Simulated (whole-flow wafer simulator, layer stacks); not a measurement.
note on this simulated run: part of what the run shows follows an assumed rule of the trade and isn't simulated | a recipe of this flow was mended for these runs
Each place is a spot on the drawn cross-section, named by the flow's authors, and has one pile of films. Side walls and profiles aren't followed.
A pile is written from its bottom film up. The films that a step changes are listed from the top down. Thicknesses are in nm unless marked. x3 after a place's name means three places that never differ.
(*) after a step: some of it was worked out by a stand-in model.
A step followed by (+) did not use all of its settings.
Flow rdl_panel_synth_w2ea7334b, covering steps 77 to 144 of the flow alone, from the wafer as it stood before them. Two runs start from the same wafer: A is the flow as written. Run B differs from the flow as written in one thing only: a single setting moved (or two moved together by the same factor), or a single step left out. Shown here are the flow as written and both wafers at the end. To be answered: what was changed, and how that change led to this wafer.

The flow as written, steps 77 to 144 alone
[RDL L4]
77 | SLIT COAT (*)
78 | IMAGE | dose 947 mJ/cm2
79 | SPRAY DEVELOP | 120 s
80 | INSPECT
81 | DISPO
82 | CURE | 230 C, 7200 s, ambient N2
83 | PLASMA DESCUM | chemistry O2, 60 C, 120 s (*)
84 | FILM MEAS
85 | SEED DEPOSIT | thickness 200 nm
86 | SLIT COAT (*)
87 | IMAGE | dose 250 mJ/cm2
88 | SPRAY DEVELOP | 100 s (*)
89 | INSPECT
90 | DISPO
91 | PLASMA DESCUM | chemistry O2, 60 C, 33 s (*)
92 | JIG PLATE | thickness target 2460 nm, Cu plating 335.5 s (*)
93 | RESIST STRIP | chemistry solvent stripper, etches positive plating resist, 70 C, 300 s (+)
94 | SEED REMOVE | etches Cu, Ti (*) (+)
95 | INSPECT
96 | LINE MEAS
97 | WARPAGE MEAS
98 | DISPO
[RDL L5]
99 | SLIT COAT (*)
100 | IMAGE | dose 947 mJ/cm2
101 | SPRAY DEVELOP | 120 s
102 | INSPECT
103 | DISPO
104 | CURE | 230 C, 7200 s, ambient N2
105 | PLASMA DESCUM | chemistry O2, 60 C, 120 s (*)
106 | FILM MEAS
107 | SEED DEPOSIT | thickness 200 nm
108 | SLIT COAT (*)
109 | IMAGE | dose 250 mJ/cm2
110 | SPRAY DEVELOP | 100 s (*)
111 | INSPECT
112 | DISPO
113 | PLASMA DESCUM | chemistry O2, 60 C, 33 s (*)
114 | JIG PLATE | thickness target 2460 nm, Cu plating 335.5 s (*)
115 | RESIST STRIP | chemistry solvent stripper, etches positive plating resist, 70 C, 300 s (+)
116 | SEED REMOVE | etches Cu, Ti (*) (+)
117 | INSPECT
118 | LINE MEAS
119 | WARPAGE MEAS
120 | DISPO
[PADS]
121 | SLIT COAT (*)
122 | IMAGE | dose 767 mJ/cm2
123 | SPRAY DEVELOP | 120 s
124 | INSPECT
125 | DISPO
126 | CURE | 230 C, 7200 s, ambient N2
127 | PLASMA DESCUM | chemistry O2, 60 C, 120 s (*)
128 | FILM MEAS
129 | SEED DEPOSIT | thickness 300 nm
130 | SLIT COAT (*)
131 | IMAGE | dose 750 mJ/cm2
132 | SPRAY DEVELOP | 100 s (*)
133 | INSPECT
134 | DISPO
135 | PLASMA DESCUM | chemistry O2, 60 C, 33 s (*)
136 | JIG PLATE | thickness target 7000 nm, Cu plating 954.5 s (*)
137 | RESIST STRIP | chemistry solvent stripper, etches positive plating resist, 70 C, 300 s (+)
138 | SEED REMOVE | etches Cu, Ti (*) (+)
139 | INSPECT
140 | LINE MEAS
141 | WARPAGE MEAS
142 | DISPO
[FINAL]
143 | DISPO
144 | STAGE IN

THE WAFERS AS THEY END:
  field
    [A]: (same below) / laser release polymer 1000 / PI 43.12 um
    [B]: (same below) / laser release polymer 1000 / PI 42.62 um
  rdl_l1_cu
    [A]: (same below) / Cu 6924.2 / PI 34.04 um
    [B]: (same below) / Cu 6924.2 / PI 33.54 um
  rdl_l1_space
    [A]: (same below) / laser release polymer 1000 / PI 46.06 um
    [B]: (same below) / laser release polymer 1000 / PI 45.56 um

Cause: step 92, JIG PLATE: Cu plating 234.8 s was run, whereas the flow has Cu plating 335.5 s.

How this came from the change, step by step:
  92 | JIG PLATE | thickness target 2460 nm, Cu plating 335.5 s (*)
      rdl_l4_cu, rdl_l4_land, rdl_l4_via, rdl_l5_land, rdl_l5_via: A Cu gains 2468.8 | B Cu gains 1727.8
  99 | SLIT COAT (*)
      field, pads_cu, pads_space, pads_land, pads_via: A PI gains 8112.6 | B PI gains 7610.3
      rdl_l1_cu: A PI gains 8091.4 | B PI gains 7589.5
      (also at 17 further places)
  108 | SLIT COAT (*)
      rdl_l4_land: A ILINE-POS-THICK-GRADE-A gains 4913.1 (new film) | B ILINE-POS-THICK-GRADE-A gains 5110.7 (new film)
      rdl_l4_via: A ILINE-POS-THICK-GRADE-A gains 4830.6 (new film) | B ILINE-POS-THICK-GRADE-A gains 5104.9 (new film)
      (also at 1 further place)
  110 | SPRAY DEVELOP | 100 s (*)
      rdl_l5_land: A ILINE-POS-THICK-GRADE-A loses 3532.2 (all of it) | B ILINE-POS-THICK-GRADE-A loses 3606.1 (all of it)
  115 | RESIST STRIP | chemistry solvent stripper, etches positive plating resist, 70 C, 300 s (+)
      rdl_l4_land: A ILINE-POS-THICK-GRADE-A loses 4883.4 (all of it) | B ILINE-POS-THICK-GRADE-A loses 5081 (all of it)
      rdl_l4_via: A ILINE-POS-THICK-GRADE-A loses 4800.9 (all of it) | B ILINE-POS-THICK-GRADE-A loses 5075.2 (all of it)
  121 | SLIT COAT (*)
      rdl_l4_land: A PI gains 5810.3 | B PI gains 6000.3
      rdl_l4_via: A PI gains 5728.5 | B PI gains 5994.3
      (also at 1 further place)
  130 | SLIT COAT (*)
      rdl_l2_cu, rdl_l2_space: A ILINE-POS-THICK-GRADE-A gains 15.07 um (new film) | B ILINE-POS-THICK-GRADE-A gains 15.08 um (new film)
      rdl_l2_via: A ILINE-POS-THICK-GRADE-A gains 14.89 um (new film) | B ILINE-POS-THICK-GRADE-A gains 14.88 um (new film)
      (also at 8 further places)
  137 | RESIST STRIP | chemistry solvent stripper, etches positive plating resist, 70 C, 300 s (+)
      rdl_l2_via: A ILINE-POS-THICK-GRADE-A loses 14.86 um (all of it) | B ILINE-POS-THICK-GRADE-A loses 14.85 um (all of it)
      rdl_l4_cu: A ILINE-POS-THICK-GRADE-A loses 14.98 um (all of it) | B ILINE-POS-THICK-GRADE-A loses 14.95 um (all of it)
      (also at 7 further places)
